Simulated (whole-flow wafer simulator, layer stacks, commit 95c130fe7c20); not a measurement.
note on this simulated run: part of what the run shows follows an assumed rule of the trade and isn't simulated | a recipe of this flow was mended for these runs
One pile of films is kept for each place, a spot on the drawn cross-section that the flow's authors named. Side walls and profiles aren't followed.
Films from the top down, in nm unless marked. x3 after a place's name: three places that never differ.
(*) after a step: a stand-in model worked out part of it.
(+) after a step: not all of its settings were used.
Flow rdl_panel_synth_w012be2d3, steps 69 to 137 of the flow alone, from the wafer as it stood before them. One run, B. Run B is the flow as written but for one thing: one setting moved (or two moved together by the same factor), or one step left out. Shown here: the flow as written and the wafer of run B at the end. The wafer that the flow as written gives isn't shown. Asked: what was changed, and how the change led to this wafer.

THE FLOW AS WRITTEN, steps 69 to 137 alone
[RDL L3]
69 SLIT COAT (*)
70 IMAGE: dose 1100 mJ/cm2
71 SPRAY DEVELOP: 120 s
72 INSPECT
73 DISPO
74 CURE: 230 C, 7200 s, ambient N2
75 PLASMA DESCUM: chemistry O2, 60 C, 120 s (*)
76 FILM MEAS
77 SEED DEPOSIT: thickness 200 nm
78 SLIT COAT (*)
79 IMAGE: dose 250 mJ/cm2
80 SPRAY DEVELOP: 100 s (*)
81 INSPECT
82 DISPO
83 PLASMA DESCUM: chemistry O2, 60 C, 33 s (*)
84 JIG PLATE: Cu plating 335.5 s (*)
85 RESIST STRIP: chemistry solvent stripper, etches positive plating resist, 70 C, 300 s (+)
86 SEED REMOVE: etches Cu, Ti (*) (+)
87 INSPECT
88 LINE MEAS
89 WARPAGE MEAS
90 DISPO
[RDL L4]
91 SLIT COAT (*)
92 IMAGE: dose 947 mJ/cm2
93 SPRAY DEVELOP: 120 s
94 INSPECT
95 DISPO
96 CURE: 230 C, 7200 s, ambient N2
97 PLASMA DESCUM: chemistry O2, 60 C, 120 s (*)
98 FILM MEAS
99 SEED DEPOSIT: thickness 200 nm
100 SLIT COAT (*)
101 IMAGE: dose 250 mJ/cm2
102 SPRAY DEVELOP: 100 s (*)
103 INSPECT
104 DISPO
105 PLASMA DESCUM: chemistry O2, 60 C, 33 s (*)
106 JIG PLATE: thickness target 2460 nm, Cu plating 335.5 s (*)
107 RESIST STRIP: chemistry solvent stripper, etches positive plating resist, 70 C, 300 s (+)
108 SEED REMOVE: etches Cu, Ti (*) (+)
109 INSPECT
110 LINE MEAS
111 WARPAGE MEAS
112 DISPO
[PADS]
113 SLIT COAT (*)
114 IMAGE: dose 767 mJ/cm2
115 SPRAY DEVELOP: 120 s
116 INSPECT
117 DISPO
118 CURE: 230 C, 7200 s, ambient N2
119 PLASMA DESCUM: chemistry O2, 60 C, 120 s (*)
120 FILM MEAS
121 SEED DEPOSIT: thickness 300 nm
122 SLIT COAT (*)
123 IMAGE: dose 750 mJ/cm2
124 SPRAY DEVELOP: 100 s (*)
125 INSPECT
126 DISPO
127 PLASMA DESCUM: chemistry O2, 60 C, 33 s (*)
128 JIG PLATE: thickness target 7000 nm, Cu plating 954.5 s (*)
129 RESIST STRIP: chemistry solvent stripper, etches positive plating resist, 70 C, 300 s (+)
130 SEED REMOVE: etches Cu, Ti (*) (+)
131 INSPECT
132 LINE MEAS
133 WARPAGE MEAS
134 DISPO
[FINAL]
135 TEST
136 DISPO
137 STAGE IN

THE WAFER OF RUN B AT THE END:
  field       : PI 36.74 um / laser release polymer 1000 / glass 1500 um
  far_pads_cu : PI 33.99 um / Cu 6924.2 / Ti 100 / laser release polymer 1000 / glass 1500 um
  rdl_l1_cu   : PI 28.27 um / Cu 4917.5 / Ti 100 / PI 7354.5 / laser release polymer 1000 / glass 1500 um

The cause: step 84, JIG PLATE: Cu plating 389.2 s was run, where the flow has Cu plating 335.5 s.

How the change led to this, step by step:
  84 JIG PLATE: Cu plating 335.5 s (*)
      rdl_l3_cu, rdl_l3_land, rdl_l3_via, rdl_l4_land, rdl_l4_via: Cu +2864 (as written it would be: Cu +2468.8)
  91 SLIT COAT (*)
      field, pads_cu, pads_space, pads_land, pads_via: PI +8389 (as written it would be: PI +8112.6)
      far_pads_cu: PI +8103.4 (as written it would be: PI +7829.7)
      (and at 14 more places)
  113 SLIT COAT (*)
      rdl_l4_via: PI +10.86 um (new film) (as written it would be: PI +10.89 um (new film))
  122 SLIT COAT (*)
      rdl_l4_cu, rdl_l4_space: ILINE-POS-THICK-GRADE-A +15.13 um (new film) (as written it would be: ILINE-POS-THICK-GRADE-A +15.12 um (new film))
      rdl_l3_cu: ILINE-POS-THICK-GRADE-A +15.05 um (new film) (as written it would be: ILINE-POS-THICK-GRADE-A +15.04 um (new film))
      (and at 6 more places)
  129 RESIST STRIP: chemistry solvent stripper, etches positive plating resist, 70 C, 300 s (+)
      rdl_l4_cu, rdl_l4_space: ILINE-POS-THICK-GRADE-A -15.1 um (all of it) (as written it would be: ILINE-POS-THICK-GRADE-A -15.09 um (all of it))
      rdl_l3_cu: ILINE-POS-THICK-GRADE-A -15.02 um (all of it) (as written it would be: ILINE-POS-THICK-GRADE-A -15.01 um (all of it))
      (and at 6 more places)
